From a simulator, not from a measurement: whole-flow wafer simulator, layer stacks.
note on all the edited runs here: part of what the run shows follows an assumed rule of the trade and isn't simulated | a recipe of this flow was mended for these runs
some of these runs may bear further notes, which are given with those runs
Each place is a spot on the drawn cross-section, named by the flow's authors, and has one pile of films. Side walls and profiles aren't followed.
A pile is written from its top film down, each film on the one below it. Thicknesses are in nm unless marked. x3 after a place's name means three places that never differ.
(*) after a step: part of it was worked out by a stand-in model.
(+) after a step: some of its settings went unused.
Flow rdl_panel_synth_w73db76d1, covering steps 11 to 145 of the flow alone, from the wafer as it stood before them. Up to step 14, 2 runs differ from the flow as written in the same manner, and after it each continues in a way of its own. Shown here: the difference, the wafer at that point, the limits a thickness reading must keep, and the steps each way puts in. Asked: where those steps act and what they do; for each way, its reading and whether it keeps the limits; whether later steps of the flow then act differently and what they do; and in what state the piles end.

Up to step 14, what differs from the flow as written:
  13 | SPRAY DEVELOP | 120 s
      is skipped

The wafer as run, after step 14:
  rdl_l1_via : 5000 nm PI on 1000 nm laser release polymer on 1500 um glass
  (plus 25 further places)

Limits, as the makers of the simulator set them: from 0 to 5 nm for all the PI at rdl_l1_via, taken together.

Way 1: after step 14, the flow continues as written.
  Reading after step 14: 5000 nm, not within the limits.
  Steps further on in the flow that do not act as written (1 more step, not shown, differs only slightly: by at most 2% or 0.5 nm, whichever is larger):
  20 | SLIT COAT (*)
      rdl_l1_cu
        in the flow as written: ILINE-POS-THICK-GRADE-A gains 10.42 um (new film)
        going this way: ILINE-POS-THICK-GRADE-A gains 12 um (new film)
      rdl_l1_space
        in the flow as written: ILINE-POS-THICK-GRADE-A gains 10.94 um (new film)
        going this way: ILINE-POS-THICK-GRADE-A gains 12 um (new film)
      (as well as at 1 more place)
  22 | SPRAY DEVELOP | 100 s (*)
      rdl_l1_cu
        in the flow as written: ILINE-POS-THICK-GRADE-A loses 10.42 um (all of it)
        going this way: ILINE-POS-THICK-GRADE-A loses 12 um (all of it)
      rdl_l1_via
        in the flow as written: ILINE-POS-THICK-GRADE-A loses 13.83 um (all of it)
        going this way: ILINE-POS-THICK-GRADE-A loses 12 um (all of it)
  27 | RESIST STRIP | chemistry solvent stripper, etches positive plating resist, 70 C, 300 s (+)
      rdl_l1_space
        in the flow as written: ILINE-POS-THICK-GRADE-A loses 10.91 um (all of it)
        going this way: ILINE-POS-THICK-GRADE-A loses 11.97 um (all of it)
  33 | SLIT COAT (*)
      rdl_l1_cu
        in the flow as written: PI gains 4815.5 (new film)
        going this way: PI gains 5406.8 (new film)
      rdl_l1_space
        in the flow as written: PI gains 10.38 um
        going this way: PI gains 10.99 um
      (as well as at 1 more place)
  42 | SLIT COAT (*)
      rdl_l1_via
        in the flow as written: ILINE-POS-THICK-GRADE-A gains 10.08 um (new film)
        going this way: ILINE-POS-THICK-GRADE-A gains 9151.1 (new film)
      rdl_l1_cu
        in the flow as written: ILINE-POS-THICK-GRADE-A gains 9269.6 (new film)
        going this way: ILINE-POS-THICK-GRADE-A gains 9750.6 (new film)
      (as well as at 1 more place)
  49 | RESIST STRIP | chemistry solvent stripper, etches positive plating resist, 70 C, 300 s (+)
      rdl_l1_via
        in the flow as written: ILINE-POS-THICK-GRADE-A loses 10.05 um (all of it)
        going this way: ILINE-POS-THICK-GRADE-A loses 9121.4 (all of it)
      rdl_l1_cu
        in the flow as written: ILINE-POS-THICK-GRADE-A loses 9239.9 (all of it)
        going this way: ILINE-POS-THICK-GRADE-A loses 9720.9 (all of it)
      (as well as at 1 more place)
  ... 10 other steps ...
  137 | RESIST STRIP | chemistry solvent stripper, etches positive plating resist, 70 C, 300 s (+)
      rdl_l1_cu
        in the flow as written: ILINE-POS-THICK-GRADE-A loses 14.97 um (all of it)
        going this way: ILINE-POS-THICK-GRADE-A loses 15.02 um (all of it)
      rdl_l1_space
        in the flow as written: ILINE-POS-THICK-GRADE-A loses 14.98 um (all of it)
        going this way: ILINE-POS-THICK-GRADE-A loses 15.02 um (all of it)
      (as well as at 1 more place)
  The piles end different from the flow's at rdl_l1_cu, rdl_l1_space, rdl_l1_via by more than 2% or 0.5 nm, whichever is larger.
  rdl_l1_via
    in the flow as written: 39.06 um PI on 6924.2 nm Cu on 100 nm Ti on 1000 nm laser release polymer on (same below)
    going this way: 35.67 um PI on 6924.2 nm Cu on 100 nm Ti on 5000 nm PI on 1000 nm laser release polymer on (same below)
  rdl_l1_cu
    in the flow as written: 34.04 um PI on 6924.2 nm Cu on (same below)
    going this way: 35.42 um PI on 6924.2 nm Cu on (same below)
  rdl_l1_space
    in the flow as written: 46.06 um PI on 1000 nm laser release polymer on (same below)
    going this way: 47.44 um PI on 1000 nm laser release polymer on (same below)

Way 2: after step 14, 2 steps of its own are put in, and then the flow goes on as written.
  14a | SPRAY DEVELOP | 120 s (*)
      rdl_l1_via
        PI loses 5000 (all of it)
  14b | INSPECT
      leaves every film unchanged at each place that is followed
  Reading after step 14b: 0 nm, inside the limits.
  Every later step of the flow that is run acts as written at every place that is followed.
  The piles end the same as the flow's at every place that both follow.

Keeping within the limits: way 2. Outside them: way 1.
